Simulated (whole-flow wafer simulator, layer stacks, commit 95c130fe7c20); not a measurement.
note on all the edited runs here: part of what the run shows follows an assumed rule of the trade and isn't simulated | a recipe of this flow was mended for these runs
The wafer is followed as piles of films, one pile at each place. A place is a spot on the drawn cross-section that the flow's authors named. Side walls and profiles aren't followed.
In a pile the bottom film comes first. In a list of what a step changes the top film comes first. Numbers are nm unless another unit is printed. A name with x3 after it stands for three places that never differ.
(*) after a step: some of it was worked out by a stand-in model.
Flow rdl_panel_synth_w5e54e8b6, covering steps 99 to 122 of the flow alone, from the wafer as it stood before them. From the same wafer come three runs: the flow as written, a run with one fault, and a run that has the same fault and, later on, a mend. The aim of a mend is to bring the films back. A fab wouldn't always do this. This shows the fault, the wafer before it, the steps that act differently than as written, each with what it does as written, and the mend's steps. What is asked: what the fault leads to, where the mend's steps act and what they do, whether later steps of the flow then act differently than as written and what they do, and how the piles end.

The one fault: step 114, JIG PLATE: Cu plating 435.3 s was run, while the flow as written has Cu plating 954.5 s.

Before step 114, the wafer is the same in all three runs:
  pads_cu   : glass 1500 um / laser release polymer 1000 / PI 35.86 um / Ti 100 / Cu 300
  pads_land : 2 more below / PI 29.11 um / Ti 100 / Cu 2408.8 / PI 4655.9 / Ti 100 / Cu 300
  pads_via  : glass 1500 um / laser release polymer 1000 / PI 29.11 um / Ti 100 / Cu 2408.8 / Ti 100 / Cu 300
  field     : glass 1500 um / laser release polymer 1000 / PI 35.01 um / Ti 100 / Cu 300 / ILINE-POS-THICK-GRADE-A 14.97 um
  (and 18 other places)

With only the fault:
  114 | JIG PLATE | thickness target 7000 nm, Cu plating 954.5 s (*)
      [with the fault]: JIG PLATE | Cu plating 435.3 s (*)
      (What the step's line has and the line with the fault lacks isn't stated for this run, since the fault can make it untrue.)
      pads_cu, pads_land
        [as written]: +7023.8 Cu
        [with the fault]: +3203.2 Cu
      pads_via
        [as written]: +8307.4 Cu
        [with the fault]: +3203.2 Cu
  Every later step of the flow that is run acts as written at every place that is followed.
  By the end, the piles at pads_cu, pads_land, pads_via depart from the flow's by more than 2% or 0.5 nm, whichever is larger.
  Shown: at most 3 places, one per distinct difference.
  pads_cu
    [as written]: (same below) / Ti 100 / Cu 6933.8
    [with the fault]: (same below) / Ti 100 / Cu 3113.2
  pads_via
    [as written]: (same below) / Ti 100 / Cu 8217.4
    [with the fault]: (same below) / Ti 100 / Cu 3113.2

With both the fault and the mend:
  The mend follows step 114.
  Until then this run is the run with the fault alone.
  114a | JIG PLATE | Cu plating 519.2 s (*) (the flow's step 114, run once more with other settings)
      pads_cu, pads_land
        +3820.6 Cu
      pads_via
        +5104.2 Cu
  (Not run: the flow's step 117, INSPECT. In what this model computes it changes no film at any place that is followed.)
  Every later step of the flow that is run acts as written at every place that is followed.
  At every place that both follow, the piles at the end match the flow's.
